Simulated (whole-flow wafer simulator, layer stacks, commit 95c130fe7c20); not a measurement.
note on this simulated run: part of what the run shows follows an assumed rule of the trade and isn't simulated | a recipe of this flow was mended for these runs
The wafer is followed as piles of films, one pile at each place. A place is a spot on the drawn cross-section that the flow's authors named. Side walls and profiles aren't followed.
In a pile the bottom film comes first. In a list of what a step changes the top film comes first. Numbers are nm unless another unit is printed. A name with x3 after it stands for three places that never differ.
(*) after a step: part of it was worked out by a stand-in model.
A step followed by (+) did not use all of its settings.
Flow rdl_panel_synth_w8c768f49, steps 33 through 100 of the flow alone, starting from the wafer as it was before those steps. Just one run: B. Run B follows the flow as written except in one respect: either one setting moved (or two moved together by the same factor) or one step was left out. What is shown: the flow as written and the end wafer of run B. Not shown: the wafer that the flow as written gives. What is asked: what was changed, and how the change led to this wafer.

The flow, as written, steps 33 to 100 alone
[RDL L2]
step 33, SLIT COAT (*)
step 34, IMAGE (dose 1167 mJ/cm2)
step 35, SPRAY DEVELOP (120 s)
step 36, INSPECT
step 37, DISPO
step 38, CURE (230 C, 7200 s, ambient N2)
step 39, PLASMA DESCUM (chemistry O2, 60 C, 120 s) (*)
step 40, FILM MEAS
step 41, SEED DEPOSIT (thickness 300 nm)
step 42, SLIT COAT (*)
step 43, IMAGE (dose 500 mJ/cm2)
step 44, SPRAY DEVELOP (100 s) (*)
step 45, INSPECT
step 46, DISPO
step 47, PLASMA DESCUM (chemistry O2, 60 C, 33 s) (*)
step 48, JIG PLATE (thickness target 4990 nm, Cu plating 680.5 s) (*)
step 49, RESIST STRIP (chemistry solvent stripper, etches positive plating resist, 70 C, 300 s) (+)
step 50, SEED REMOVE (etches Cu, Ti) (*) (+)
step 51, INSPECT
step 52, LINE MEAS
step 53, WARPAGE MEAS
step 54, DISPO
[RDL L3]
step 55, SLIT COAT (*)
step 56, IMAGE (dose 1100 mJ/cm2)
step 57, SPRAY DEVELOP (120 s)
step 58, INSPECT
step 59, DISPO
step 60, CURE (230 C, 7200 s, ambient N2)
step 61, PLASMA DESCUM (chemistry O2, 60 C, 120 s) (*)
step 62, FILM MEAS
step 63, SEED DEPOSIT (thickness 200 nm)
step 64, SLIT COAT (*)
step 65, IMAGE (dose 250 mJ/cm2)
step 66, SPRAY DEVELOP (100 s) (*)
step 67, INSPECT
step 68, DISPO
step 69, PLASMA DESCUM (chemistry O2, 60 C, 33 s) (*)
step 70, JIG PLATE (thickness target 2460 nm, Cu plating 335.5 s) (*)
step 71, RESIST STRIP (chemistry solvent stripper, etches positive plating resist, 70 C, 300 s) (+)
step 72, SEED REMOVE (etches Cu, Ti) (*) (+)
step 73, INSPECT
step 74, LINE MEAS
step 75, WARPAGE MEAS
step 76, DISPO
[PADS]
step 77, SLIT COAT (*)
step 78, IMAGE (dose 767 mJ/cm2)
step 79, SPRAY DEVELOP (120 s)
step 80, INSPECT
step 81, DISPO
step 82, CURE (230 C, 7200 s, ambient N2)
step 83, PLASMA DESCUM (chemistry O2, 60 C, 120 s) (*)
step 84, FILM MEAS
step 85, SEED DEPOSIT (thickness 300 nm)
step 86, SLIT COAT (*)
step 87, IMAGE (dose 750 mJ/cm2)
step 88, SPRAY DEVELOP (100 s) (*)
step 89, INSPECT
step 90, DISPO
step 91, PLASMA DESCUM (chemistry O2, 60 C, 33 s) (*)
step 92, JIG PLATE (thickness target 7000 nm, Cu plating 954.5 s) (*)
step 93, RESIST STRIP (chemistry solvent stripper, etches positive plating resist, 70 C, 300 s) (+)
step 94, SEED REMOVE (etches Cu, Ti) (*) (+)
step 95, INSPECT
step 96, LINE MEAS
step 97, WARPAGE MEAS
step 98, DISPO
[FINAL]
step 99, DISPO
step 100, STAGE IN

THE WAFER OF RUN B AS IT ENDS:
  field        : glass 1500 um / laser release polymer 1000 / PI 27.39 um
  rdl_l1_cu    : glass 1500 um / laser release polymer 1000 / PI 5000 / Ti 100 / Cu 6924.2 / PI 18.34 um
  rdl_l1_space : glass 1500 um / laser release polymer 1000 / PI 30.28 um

What caused this: step 48, JIG PLATE: Cu plating 884.6 s was run, whereas the flow has Cu plating 680.5 s.

Step by step, how the change led to this:
  step 48, JIG PLATE (thickness target 4990 nm, Cu plating 680.5 s) (*)
      rdl_l2_cu, rdl_l2_land, rdl_l2_via, rdl_l2_rim, rdl_l3_land, rdl_l3_via: Cu gains 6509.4 (in the flow as written it would be: Cu gains 5007.5)
  step 55, SLIT COAT (*)
      rdl_l3_cu, rdl_l3_space: PI gains 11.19 um (in the flow as written it would be: PI gains 9998.1)
      rdl_l1_rim: PI gains 10.35 um (in the flow as written it would be: PI gains 9173.5)
      (also at 12 further places)
  step 64, SLIT COAT (*)
      rdl_l1_rim: ILINE-POS-THICK-GRADE-A gains 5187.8 (new film) (in the flow as written it would be: ILINE-POS-THICK-GRADE-A gains 5077.5 (new film))
      rdl_l2_via: ILINE-POS-THICK-GRADE-A gains 4187.6 (new film) (in the flow as written it would be: ILINE-POS-THICK-GRADE-A gains 4385.9 (new film))
      (also at 1 further place)
  step 66, SPRAY DEVELOP (100 s) (*)
      rdl_l3_land: ILINE-POS-THICK-GRADE-A loses 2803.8 (all of it) (in the flow as written it would be: ILINE-POS-THICK-GRADE-A loses 2880.1 (all of it))
  step 71, RESIST STRIP (chemistry solvent stripper, etches positive plating resist, 70 C, 300 s) (+)
      rdl_l1_rim: ILINE-POS-THICK-GRADE-A loses 5158.1 (all of it) (in the flow as written it would be: ILINE-POS-THICK-GRADE-A loses 5047.8 (all of it))
      rdl_l2_via: ILINE-POS-THICK-GRADE-A loses 4157.9 (all of it) (in the flow as written it would be: ILINE-POS-THICK-GRADE-A loses 4356.2 (all of it))
  step 77, SLIT COAT (*)
      rdl_l2_via: PI gains 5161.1 (in the flow as written it would be: PI gains 5347.6)
      rdl_l3_land: PI gains 3991.7 (new film) (in the flow as written it would be: PI gains 4074.9 (new film))
      (also at 1 further place)
  step 86, SLIT COAT (*)
      rdl_l1_cu: ILINE-POS-THICK-GRADE-A gains 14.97 um (new film) (in the flow as written it would be: ILINE-POS-THICK-GRADE-A gains 14.96 um (new film))
      rdl_l1_space: ILINE-POS-THICK-GRADE-A gains 15.04 um (new film) (in the flow as written it would be: ILINE-POS-THICK-GRADE-A gains 15.05 um (new film))
      (also at 10 further places)
  step 93, RESIST STRIP (chemistry solvent stripper, etches positive plating resist, 70 C, 300 s) (+)
      rdl_l1_cu: ILINE-POS-THICK-GRADE-A loses 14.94 um (all of it) (in the flow as written it would be: ILINE-POS-THICK-GRADE-A loses 14.93 um (all of it))
      rdl_l1_space: ILINE-POS-THICK-GRADE-A loses 15.01 um (all of it) (in the flow as written it would be: ILINE-POS-THICK-GRADE-A loses 15.02 um (all of it))
      (also at 10 further places)
